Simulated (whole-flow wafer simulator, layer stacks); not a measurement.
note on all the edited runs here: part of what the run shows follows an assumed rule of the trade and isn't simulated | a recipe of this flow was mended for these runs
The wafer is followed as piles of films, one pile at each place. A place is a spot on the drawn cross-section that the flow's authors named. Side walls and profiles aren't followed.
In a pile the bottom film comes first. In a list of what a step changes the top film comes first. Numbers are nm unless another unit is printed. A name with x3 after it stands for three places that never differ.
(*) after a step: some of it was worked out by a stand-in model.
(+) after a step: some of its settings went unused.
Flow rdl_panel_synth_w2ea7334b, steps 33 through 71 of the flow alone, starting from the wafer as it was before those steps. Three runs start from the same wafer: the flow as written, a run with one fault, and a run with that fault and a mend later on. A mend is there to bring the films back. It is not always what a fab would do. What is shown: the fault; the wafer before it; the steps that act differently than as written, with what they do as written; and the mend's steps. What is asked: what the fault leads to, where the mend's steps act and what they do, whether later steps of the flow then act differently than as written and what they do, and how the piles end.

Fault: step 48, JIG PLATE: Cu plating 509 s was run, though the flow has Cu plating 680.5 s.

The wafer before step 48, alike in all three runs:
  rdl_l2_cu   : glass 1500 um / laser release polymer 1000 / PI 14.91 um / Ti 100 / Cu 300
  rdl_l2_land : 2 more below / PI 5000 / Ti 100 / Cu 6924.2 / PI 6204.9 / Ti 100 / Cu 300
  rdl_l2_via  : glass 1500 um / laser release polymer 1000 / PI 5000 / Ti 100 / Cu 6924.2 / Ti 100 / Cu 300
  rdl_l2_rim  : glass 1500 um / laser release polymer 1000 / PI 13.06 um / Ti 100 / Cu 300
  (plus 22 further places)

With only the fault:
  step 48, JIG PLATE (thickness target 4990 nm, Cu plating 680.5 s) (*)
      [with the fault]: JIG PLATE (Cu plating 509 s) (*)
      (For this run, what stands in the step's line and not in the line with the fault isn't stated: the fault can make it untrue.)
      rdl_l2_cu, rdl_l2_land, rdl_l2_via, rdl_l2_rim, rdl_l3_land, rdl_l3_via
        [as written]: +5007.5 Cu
        [with the fault]: +3745.5 Cu
  Later steps of the flow acting differently than as written:
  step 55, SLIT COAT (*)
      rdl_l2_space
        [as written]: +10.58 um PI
        [with the fault]: +9553.6 PI
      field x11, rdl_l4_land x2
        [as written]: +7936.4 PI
        [with the fault]: +7545.1 PI
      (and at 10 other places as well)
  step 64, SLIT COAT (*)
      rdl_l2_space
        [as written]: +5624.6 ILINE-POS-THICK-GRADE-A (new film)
        [with the fault]: +5458.8 ILINE-POS-THICK-GRADE-A (new film)
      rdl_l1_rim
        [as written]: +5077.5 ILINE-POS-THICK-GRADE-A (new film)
        [with the fault]: +4888.7 ILINE-POS-THICK-GRADE-A (new film)
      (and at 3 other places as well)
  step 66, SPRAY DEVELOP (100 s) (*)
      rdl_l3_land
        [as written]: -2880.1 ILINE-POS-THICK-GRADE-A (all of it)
        [with the fault]: -2960.2 ILINE-POS-THICK-GRADE-A (all of it)
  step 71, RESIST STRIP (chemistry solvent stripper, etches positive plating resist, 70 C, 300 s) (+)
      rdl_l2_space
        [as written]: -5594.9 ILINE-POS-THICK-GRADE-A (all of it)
        [with the fault]: -5429.1 ILINE-POS-THICK-GRADE-A (all of it)
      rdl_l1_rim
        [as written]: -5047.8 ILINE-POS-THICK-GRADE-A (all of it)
        [with the fault]: -4859 ILINE-POS-THICK-GRADE-A (all of it)
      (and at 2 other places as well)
  At rdl_l1_cu, rdl_l1_via, rdl_l2_cu and 9 more, the piles at the end differ from the flow's by more than 2% or 0.5 nm, whichever is larger.
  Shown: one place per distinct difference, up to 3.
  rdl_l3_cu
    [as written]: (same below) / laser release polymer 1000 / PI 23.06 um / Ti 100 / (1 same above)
    [with the fault]: (same below) / laser release polymer 1000 / PI 22.11 um / Ti 100 / (1 same above)
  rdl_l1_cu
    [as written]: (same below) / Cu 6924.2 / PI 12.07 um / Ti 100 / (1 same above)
    [with the fault]: (same below) / Cu 6924.2 / PI 11.69 um / Ti 100 / (1 same above)
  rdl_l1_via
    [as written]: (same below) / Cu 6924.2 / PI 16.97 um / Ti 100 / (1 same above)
    [with the fault]: (same below) / Cu 6924.2 / PI 16.57 um / Ti 100 / (1 same above)

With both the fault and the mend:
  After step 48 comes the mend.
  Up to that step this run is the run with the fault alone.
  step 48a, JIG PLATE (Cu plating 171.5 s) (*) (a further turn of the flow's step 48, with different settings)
      rdl_l2_cu, rdl_l2_land, rdl_l2_via, rdl_l2_rim, rdl_l3_land, rdl_l3_via
        +1262 Cu
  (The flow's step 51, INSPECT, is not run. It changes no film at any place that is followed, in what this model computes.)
  Later steps of the flow that are run all act as written at every place that is followed.
  By the end, the piles equal the flow's at every place that both follow.
